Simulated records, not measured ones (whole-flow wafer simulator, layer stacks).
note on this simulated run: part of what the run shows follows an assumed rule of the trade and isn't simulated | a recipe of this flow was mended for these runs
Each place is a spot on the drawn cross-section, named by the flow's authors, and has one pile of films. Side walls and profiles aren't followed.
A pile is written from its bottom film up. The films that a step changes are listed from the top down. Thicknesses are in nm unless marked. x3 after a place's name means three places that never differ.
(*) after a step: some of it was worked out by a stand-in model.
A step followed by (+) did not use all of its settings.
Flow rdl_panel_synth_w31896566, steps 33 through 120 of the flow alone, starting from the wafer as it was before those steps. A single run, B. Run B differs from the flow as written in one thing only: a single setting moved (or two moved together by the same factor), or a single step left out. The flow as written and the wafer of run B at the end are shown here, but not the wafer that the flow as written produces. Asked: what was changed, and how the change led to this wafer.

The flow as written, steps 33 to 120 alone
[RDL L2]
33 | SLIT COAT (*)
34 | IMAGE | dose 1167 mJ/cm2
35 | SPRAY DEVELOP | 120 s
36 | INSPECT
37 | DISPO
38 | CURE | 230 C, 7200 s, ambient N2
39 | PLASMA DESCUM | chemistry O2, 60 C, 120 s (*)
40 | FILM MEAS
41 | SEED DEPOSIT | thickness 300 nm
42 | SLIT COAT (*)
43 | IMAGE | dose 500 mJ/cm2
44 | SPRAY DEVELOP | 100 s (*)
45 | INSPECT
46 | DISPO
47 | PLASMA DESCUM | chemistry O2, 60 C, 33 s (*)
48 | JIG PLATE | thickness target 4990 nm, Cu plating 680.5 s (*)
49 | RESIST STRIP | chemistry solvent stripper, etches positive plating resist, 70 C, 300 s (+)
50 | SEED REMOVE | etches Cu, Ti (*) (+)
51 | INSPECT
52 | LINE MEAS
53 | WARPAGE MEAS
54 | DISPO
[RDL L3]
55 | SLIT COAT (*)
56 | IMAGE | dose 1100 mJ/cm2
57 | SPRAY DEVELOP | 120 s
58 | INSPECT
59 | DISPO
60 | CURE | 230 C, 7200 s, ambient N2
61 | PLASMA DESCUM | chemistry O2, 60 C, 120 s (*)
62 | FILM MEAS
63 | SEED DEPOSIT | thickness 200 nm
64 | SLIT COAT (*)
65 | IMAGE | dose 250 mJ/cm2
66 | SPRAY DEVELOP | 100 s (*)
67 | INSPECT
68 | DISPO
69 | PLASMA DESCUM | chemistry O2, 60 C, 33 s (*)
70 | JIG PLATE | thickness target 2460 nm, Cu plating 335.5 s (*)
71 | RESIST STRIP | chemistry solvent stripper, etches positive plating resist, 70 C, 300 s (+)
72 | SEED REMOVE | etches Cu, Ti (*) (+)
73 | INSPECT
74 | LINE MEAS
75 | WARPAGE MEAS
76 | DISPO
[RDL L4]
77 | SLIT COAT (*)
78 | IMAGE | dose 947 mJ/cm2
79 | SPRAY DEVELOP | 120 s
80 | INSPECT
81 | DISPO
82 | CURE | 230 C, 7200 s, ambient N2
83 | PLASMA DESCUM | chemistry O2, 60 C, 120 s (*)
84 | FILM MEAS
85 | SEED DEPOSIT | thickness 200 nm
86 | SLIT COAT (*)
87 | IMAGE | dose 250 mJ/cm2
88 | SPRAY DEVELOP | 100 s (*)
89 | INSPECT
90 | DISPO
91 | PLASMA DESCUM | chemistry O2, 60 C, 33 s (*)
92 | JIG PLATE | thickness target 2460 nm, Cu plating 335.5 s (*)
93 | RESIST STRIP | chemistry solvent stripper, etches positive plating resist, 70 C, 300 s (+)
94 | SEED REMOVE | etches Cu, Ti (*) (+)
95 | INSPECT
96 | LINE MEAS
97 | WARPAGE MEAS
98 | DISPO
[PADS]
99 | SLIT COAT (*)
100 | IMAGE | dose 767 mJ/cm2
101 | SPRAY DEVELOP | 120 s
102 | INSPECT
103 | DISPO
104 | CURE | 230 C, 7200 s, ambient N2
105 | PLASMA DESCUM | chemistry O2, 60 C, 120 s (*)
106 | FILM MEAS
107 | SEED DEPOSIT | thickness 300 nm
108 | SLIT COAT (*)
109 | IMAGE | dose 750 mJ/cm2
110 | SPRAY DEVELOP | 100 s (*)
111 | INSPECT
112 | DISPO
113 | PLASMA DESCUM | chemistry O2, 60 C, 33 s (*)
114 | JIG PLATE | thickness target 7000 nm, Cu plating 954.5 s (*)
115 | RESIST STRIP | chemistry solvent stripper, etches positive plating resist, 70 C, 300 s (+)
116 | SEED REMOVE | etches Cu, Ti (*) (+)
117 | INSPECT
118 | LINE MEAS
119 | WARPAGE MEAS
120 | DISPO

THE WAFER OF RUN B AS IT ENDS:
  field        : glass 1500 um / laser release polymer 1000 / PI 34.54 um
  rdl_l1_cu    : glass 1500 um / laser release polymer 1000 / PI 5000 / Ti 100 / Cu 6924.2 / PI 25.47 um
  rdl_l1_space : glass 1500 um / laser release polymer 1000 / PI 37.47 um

The reason: step 48, JIG PLATE: Cu plating 476.3 s was run, though the flow has Cu plating 680.5 s.

Step by step, how the change led to this:
  48 | JIG PLATE | thickness target 4990 nm, Cu plating 680.5 s (*)
      rdl_l2_cu, rdl_l2_land, rdl_l2_via, rdl_l2_rim, rdl_l3_land, rdl_l3_via: Cu gains 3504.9 (as written it would have been: Cu gains 5007.5)
  55 | SLIT COAT (*)
      rdl_l2_space: PI gains 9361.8 (as written it would have been: PI gains 10.58 um)
      rdl_l2_via: PI gains 9934.6 (new film) (as written it would have been: PI gains 10.74 um (new film))
      (also at 18 further places)
  64 | SLIT COAT (*)
      rdl_l3_cu, rdl_l3_space: ILINE-POS-THICK-GRADE-A gains 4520 (new film) (as written it would have been: ILINE-POS-THICK-GRADE-A gains 4624.3 (new film))
      rdl_l2_cu: ILINE-POS-THICK-GRADE-A gains 5181.4 (new film) (as written it would have been: ILINE-POS-THICK-GRADE-A gains 5291.3 (new film))
      (also at 5 further places)
  66 | SPRAY DEVELOP | 100 s (*)
      rdl_l3_cu: ILINE-POS-THICK-GRADE-A loses 4520 (all of it) (as written it would have been: ILINE-POS-THICK-GRADE-A loses 4624.3 (all of it))
      rdl_l3_land: ILINE-POS-THICK-GRADE-A loses 2977.1 (all of it) (as written it would have been: ILINE-POS-THICK-GRADE-A loses 2880.1 (all of it))
  71 | RESIST STRIP | chemistry solvent stripper, etches positive plating resist, 70 C, 300 s (+)
      rdl_l2_cu: ILINE-POS-THICK-GRADE-A loses 5151.7 (all of it) (as written it would have been: ILINE-POS-THICK-GRADE-A loses 5261.6 (all of it))
      rdl_l2_space: ILINE-POS-THICK-GRADE-A loses 5397.6 (all of it) (as written it would have been: ILINE-POS-THICK-GRADE-A loses 5594.9 (all of it))
      (also at 4 further places)
  77 | SLIT COAT (*)
      rdl_l2_space: PI gains 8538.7 (as written it would have been: PI gains 8736.1)
      rdl_l1_rim: PI gains 7947.4 (as written it would have been: PI gains 8189.4)
      (also at 3 further places)
  86 | SLIT COAT (*)
      rdl_l2_via: ILINE-POS-THICK-GRADE-A gains 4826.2 (new film) (as written it would have been: ILINE-POS-THICK-GRADE-A gains 4655.1 (new film))
  93 | RESIST STRIP | chemistry solvent stripper, etches positive plating resist, 70 C, 300 s (+)
      rdl_l2_via: ILINE-POS-THICK-GRADE-A loses 4796.5 (all of it) (as written it would have been: ILINE-POS-THICK-GRADE-A loses 4625.4 (all of it))
  99 | SLIT COAT (*)
      rdl_l2_via: PI gains 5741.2 (as written it would have been: PI gains 5584.8)
  108 | SLIT COAT (*)
      rdl_l2_cu, rdl_l2_space: ILINE-POS-THICK-GRADE-A gains 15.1 um (new film) (as written it would have been: ILINE-POS-THICK-GRADE-A gains 15.16 um (new film))
      rdl_l1_rim: ILINE-POS-THICK-GRADE-A gains 14.97 um (new film) (as written it would have been: ILINE-POS-THICK-GRADE-A gains 14.98 um (new film))
      (also at 6 further places)
  115 | RESIST STRIP | chemistry solvent stripper, etches positive plating resist, 70 C, 300 s (+)
      rdl_l2_cu, rdl_l2_space: ILINE-POS-THICK-GRADE-A loses 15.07 um (all of it) (as written it would have been: ILINE-POS-THICK-GRADE-A loses 15.13 um (all of it))
      rdl_l1_space: ILINE-POS-THICK-GRADE-A loses 14.99 um (all of it) (as written it would have been: ILINE-POS-THICK-GRADE-A loses 14.98 um (all of it))
      (also at 7 further places)
